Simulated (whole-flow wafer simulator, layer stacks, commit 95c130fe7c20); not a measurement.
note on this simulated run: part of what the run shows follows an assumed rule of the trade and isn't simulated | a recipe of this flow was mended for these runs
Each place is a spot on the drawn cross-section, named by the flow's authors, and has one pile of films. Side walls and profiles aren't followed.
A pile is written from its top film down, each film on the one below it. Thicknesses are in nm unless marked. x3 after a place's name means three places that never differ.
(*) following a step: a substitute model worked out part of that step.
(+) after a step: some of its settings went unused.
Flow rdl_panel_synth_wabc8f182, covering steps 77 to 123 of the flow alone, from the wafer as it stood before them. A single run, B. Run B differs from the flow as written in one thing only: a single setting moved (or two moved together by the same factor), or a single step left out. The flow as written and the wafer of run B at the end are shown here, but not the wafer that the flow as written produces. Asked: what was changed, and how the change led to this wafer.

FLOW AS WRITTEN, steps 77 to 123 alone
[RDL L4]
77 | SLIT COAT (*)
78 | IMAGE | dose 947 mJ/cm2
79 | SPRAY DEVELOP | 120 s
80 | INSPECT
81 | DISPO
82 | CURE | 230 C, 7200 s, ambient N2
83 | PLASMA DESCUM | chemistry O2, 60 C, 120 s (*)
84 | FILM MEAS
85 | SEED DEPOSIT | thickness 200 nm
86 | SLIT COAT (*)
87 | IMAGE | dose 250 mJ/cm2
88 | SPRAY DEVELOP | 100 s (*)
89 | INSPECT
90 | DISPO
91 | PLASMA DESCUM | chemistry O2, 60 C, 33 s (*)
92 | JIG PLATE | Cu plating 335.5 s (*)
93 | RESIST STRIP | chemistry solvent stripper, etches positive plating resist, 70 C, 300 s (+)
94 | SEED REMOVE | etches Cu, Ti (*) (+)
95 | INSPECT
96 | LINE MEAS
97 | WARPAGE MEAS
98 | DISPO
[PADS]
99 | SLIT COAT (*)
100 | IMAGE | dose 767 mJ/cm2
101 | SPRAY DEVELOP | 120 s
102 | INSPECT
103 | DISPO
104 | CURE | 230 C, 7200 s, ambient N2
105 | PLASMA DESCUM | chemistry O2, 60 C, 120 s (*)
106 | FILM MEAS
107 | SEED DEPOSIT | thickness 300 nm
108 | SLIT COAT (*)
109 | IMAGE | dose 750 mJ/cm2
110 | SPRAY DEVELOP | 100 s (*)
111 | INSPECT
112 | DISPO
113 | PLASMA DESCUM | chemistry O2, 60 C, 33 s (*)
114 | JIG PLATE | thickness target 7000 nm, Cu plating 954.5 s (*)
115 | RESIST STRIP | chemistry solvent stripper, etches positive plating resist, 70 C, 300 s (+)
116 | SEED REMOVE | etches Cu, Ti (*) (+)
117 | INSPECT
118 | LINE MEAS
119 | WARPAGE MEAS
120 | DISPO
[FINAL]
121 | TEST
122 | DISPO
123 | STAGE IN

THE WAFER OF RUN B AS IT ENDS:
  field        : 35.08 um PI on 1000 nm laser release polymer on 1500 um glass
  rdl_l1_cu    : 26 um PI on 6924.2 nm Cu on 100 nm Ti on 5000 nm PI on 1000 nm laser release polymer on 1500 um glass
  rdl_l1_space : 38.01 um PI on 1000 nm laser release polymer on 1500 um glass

What caused this: step 92, JIG PLATE: Cu plating 362.3 s was run, though the flow has Cu plating 335.5 s.

The path from the change to this, step by step:
  92 | JIG PLATE | Cu plating 335.5 s (*)
      rdl_l4_cu, rdl_l4_land, rdl_l4_via, pads_land, pads_via: Cu gains 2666 (it would be, as written: Cu gains 2468.8)
  99 | SLIT COAT (*)
      rdl_l4_space: PI gains 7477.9 (it would be, as written: PI gains 7219.4)
      rdl_l4_land: PI gains 4650.3 (new film) (it would be, as written: PI gains 4480.6 (new film))
      (and at 2 other places as well)
  108 | SLIT COAT (*)
      rdl_l3_via: ILINE-POS-THICK-GRADE-A gains 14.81 um (new film) (it would be, as written: ILINE-POS-THICK-GRADE-A gains 14.8 um (new film))
      rdl_l4_cu: ILINE-POS-THICK-GRADE-A gains 15.19 um (new film) (it would be, as written: ILINE-POS-THICK-GRADE-A gains 15.12 um (new film))
      (and at 7 other places as well)
  110 | SPRAY DEVELOP | 100 s (*)
      pads_cu: ILINE-POS-THICK-GRADE-A loses 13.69 um (all of it) (it would be, as written: ILINE-POS-THICK-GRADE-A loses 13.68 um (all of it))
      pads_land: ILINE-POS-THICK-GRADE-A loses 13.1 um (all of it) (it would be, as written: ILINE-POS-THICK-GRADE-A loses 13.11 um (all of it))
      (and at 1 other place as well)
  115 | RESIST STRIP | chemistry solvent stripper, etches positive plating resist, 70 C, 300 s (+)
      rdl_l3_via: ILINE-POS-THICK-GRADE-A loses 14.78 um (all of it) (it would be, as written: ILINE-POS-THICK-GRADE-A loses 14.77 um (all of it))
      rdl_l4_cu: ILINE-POS-THICK-GRADE-A loses 15.16 um (all of it) (it would be, as written: ILINE-POS-THICK-GRADE-A loses 15.09 um (all of it))
      (and at 4 other places as well)
